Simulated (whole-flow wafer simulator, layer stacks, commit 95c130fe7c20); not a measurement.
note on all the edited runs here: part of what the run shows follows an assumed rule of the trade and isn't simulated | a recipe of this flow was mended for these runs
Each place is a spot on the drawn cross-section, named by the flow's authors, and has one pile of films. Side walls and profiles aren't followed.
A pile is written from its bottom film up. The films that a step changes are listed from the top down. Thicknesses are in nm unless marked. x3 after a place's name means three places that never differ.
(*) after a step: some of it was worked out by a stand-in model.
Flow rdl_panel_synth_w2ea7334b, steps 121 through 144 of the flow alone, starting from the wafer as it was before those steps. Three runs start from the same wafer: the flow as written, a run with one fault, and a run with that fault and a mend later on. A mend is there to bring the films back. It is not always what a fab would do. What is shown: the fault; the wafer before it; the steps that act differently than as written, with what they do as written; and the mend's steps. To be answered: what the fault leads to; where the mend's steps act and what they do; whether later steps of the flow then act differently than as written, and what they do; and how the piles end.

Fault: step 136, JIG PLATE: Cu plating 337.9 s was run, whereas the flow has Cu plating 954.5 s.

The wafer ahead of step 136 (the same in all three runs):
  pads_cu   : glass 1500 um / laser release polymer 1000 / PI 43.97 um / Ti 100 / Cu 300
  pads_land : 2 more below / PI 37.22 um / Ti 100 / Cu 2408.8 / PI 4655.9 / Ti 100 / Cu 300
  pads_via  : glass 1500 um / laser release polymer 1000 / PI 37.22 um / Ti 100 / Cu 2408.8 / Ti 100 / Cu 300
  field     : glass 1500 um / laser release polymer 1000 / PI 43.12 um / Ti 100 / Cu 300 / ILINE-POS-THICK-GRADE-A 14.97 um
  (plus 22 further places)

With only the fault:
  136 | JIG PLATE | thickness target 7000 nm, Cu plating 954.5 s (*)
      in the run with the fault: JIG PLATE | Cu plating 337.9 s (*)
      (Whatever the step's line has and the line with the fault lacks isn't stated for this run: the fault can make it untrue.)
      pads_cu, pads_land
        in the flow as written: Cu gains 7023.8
        in the run with the fault: Cu gains 2486.5
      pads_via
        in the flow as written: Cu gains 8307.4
        in the run with the fault: Cu gains 2486.5
  None of the later steps of the flow acts differently than as written at any place that is followed.
  The piles end different from the flow's at pads_cu, pads_land, pads_via by more than 2% or 0.5 nm, whichever is larger.
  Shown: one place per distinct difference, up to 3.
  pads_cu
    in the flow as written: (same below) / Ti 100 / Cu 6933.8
    in the run with the fault: (same below) / Ti 100 / Cu 2396.5
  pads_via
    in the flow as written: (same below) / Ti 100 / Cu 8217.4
    in the run with the fault: (same below) / Ti 100 / Cu 2396.5

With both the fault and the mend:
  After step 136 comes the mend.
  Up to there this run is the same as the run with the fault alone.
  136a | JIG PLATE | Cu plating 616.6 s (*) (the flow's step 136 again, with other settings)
      pads_cu, pads_land
        Cu gains 4537.3
      pads_via
        Cu gains 5821
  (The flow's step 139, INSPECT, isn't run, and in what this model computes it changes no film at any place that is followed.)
  None of the later steps of the flow acts differently than as written at any place that is followed.
  The piles end the same as the flow's at every place that both follow.
